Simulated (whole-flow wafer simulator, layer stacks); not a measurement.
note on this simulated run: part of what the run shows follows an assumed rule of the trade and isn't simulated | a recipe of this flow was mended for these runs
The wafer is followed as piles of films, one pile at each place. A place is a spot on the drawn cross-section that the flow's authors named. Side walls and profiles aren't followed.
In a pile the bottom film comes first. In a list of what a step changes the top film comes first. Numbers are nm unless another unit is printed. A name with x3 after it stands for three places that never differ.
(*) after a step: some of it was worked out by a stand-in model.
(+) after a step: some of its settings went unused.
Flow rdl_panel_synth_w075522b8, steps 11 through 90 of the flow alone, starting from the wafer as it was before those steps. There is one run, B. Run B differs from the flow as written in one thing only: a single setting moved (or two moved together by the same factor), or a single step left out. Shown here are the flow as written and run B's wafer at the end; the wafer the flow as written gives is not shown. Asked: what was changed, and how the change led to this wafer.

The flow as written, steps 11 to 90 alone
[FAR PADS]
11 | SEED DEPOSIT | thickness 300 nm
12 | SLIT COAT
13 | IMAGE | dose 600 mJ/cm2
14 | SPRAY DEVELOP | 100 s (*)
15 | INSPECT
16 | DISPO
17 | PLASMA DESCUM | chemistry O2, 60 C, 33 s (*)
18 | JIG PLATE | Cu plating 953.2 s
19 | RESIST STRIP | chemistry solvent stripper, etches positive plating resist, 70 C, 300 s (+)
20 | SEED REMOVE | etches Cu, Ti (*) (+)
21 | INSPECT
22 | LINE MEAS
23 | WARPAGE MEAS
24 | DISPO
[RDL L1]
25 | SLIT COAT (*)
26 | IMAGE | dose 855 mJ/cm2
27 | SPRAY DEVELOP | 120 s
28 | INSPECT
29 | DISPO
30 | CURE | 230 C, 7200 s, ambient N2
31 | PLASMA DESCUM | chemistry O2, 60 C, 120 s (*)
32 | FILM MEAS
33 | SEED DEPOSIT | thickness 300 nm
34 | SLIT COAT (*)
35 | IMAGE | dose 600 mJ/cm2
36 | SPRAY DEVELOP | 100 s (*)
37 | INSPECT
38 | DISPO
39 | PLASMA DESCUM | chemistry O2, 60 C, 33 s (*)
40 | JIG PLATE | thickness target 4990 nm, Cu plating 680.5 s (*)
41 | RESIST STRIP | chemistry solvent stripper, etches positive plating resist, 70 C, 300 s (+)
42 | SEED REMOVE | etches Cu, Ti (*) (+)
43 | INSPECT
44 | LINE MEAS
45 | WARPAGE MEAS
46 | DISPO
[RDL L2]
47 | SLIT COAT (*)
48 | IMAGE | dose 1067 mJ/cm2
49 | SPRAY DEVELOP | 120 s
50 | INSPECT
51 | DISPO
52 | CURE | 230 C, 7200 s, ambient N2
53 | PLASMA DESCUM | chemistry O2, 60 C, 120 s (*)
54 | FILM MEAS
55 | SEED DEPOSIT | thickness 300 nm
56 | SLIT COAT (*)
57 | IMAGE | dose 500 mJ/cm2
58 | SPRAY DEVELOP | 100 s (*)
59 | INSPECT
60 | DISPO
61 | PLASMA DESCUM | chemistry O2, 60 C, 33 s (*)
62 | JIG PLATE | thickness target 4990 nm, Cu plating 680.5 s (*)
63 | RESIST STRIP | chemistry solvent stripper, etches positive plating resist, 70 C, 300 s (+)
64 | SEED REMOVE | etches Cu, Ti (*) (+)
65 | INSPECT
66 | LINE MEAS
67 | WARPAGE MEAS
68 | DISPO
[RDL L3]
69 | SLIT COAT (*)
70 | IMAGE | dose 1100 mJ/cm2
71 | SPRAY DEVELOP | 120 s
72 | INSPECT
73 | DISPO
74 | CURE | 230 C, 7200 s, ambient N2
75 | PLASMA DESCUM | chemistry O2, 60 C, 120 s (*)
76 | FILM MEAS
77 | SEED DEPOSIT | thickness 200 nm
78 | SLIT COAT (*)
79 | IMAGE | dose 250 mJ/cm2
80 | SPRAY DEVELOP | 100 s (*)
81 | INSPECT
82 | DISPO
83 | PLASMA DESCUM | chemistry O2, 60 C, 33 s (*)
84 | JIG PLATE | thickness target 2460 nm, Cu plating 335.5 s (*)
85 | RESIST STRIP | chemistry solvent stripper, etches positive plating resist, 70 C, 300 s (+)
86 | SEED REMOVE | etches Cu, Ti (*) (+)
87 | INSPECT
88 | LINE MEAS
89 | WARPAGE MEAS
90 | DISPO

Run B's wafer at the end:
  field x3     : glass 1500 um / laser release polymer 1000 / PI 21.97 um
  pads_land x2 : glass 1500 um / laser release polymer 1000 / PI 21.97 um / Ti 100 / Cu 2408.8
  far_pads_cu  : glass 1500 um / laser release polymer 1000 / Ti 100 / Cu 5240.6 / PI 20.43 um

The reason: step 18, JIG PLATE: Cu plating 724.4 s was run, while the flow as written has Cu plating 953.2 s.

How this came from the change, step by step:
  18 | JIG PLATE | Cu plating 953.2 s
      far_pads_cu, rdl_l1_land, rdl_l1_via: Cu gains 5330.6 (it would be, as written: Cu gains 7014.2)
  25 | SLIT COAT (*)
      field x3, rdl_l2_cu, rdl_l2_space and 10 more: PI gains 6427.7 (new film) (it would be, as written: PI gains 6915.1 (new film))
      far_pads_cu: PI gains 4592.1 (new film) (it would be, as written: PI gains 4450.5 (new film))
      (and at 2 other places as well)
  34 | SLIT COAT (*)
      far_pads_cu: ILINE-POS-THICK-GRADE-A gains 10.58 um (new film) (it would be, as written: ILINE-POS-THICK-GRADE-A gains 10.3 um (new film))
      rdl_l1_cu: ILINE-POS-THICK-GRADE-A gains 12.25 um (new film) (it would be, as written: ILINE-POS-THICK-GRADE-A gains 12.38 um (new film))
      (and at 3 other places as well)
  36 | SPRAY DEVELOP | 100 s (*)
      rdl_l1_cu: ILINE-POS-THICK-GRADE-A loses 12.25 um (all of it) (it would be, as written: ILINE-POS-THICK-GRADE-A loses 12.38 um (all of it))
      rdl_l1_land: ILINE-POS-THICK-GRADE-A loses 9971.6 (all of it) (it would be, as written: ILINE-POS-THICK-GRADE-A loses 9677 (all of it))
      (and at 1 other place as well)
  41 | RESIST STRIP | chemistry solvent stripper, etches positive plating resist, 70 C, 300 s (+)
      far_pads_cu: ILINE-POS-THICK-GRADE-A loses 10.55 um (all of it) (it would be, as written: ILINE-POS-THICK-GRADE-A loses 10.27 um (all of it))
      rdl_l1_space: ILINE-POS-THICK-GRADE-A loses 12.23 um (all of it) (it would be, as written: ILINE-POS-THICK-GRADE-A loses 12.36 um (all of it))
  47 | SLIT COAT (*)
      far_pads_cu: PI gains 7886 (it would be, as written: PI gains 7707.8)
      rdl_l1_cu: PI gains 5721.6 (new film) (it would be, as written: PI gains 5962.6 (new film))
      (and at 3 other places as well)
  56 | SLIT COAT (*)
      far_pads_cu: ILINE-POS-THICK-GRADE-A gains 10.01 um (new film) (it would be, as written: ILINE-POS-THICK-GRADE-A gains 9933.1 (new film))
      rdl_l1_cu: ILINE-POS-THICK-GRADE-A gains 9823.3 (new film) (it would be, as written: ILINE-POS-THICK-GRADE-A gains 10.04 um (new film))
      (and at 1 other place as well)
  63 | RESIST STRIP | chemistry solvent stripper, etches positive plating resist, 70 C, 300 s (+)
      rdl_l1_cu: ILINE-POS-THICK-GRADE-A loses 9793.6 (all of it) (it would be, as written: ILINE-POS-THICK-GRADE-A loses 10.01 um (all of it))
      rdl_l1_space: ILINE-POS-THICK-GRADE-A loses 10.87 um (all of it) (it would be, as written: ILINE-POS-THICK-GRADE-A loses 10.99 um (all of it))
  69 | SLIT COAT (*)
      rdl_l1_cu: PI gains 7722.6 (it would be, as written: PI gains 7912.4)
